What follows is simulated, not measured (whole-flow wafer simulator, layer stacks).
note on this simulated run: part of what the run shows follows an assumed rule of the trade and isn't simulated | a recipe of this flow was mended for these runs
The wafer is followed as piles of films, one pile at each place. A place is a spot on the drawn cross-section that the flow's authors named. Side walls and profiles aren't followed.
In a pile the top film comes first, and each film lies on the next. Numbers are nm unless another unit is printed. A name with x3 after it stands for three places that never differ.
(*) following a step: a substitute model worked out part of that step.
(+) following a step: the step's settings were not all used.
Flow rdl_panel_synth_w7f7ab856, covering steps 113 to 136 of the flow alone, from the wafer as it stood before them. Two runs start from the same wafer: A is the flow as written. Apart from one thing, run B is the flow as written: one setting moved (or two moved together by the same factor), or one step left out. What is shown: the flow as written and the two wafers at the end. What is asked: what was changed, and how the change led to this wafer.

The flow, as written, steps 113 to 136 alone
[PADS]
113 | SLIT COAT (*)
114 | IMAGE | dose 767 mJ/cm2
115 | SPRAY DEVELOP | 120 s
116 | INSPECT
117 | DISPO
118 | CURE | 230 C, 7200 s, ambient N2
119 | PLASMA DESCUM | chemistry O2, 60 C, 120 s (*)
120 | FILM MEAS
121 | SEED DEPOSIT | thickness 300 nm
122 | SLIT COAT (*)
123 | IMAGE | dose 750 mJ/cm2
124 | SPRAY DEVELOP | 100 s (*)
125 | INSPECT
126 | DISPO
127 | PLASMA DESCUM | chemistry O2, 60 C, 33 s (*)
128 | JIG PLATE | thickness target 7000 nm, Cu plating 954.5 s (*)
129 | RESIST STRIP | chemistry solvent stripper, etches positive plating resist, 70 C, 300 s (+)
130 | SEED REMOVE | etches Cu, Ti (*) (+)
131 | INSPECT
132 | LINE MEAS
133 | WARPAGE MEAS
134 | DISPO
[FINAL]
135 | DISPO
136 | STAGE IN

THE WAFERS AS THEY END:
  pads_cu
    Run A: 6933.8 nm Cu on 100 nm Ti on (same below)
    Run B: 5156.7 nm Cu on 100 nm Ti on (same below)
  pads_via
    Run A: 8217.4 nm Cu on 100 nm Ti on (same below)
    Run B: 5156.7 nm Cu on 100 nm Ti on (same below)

What caused this: step 128, JIG PLATE: Cu plating 713 s was run, whereas the flow has Cu plating 954.5 s.

The path from the change to this, step by step:
  128 | JIG PLATE | thickness target 7000 nm, Cu plating 954.5 s (*)
      pads_cu, pads_land: A Cu gains 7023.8 | B Cu gains 5246.7
      pads_via: A Cu gains 8307.4 | B Cu gains 5246.7
